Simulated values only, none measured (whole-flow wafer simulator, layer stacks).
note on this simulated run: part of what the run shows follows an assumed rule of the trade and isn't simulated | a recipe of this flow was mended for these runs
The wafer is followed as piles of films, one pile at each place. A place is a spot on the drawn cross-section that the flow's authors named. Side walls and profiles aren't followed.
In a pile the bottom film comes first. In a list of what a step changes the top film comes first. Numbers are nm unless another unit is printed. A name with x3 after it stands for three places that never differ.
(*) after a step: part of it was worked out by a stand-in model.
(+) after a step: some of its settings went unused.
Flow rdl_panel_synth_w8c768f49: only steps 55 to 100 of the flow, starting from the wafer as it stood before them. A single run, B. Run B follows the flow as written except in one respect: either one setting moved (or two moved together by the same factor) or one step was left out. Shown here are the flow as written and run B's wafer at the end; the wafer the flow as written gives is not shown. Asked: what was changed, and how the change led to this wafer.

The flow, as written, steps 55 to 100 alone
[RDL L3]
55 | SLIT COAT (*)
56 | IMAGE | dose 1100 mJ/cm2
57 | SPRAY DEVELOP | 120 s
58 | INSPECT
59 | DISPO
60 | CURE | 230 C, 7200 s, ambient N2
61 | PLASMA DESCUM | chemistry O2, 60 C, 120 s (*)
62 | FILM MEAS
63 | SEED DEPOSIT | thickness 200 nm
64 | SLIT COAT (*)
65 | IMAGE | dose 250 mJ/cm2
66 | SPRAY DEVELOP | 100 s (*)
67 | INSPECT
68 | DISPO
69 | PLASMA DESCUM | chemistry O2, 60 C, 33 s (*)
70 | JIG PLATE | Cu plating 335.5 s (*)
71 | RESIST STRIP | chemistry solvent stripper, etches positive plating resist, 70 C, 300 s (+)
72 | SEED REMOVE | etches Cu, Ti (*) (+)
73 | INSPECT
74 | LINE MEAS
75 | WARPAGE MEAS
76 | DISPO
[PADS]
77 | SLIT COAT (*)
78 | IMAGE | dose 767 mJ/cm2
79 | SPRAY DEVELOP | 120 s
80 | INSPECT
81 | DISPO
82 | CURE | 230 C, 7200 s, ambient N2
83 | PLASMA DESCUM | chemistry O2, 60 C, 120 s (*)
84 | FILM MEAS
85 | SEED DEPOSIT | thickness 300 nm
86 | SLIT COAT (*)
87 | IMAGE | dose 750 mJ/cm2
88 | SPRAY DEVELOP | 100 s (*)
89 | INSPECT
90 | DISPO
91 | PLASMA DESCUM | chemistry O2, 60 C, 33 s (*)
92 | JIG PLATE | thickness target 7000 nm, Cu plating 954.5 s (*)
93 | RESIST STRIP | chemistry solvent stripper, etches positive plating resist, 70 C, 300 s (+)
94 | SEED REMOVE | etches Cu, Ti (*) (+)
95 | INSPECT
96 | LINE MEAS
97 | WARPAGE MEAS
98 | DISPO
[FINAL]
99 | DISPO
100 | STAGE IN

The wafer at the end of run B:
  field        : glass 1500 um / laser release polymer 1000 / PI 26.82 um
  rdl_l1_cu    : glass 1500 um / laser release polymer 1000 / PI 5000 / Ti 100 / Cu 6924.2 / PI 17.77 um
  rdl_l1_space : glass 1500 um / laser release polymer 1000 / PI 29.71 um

The reason: step 70, JIG PLATE: Cu plating 308.7 s was run, though the flow has Cu plating 335.5 s.

Step by step, how the change led to this:
  70 | JIG PLATE | Cu plating 335.5 s (*)
      rdl_l3_cu, rdl_l3_land, rdl_l3_via, pads_land, pads_via: +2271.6 Cu (in the flow as written it would be: +2468.8 Cu)
  77 | SLIT COAT (*)
      rdl_l3_space: +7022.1 PI (in the flow as written it would be: +7229.6 PI)
      rdl_l2_rim: +6357.3 PI (in the flow as written it would be: +6596.5 PI)
      (as well as at 3 more places)
  86 | SLIT COAT (*)
      rdl_l3_cu: +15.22 um ILINE-POS-THICK-GRADE-A (new film) (in the flow as written it would be: +15.28 um ILINE-POS-THICK-GRADE-A (new film))
      rdl_l3_space: +15.25 um ILINE-POS-THICK-GRADE-A (new film) (in the flow as written it would be: +15.31 um ILINE-POS-THICK-GRADE-A (new film))
      (as well as at 7 more places)
  88 | SPRAY DEVELOP | 100 s (*)
      pads_cu: -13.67 um ILINE-POS-THICK-GRADE-A (all of it) (in the flow as written it would be: -13.68 um ILINE-POS-THICK-GRADE-A (all of it))
      pads_land: -13.13 um ILINE-POS-THICK-GRADE-A (all of it) (in the flow as written it would be: -13.11 um ILINE-POS-THICK-GRADE-A (all of it))
      (as well as at 1 more place)
  93 | RESIST STRIP | chemistry solvent stripper, etches positive plating resist, 70 C, 300 s (+)
      rdl_l3_cu: -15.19 um ILINE-POS-THICK-GRADE-A (all of it) (in the flow as written it would be: -15.25 um ILINE-POS-THICK-GRADE-A (all of it))
      rdl_l3_space: -15.22 um ILINE-POS-THICK-GRADE-A (all of it) (in the flow as written it would be: -15.28 um ILINE-POS-THICK-GRADE-A (all of it))
      (as well as at 4 more places)
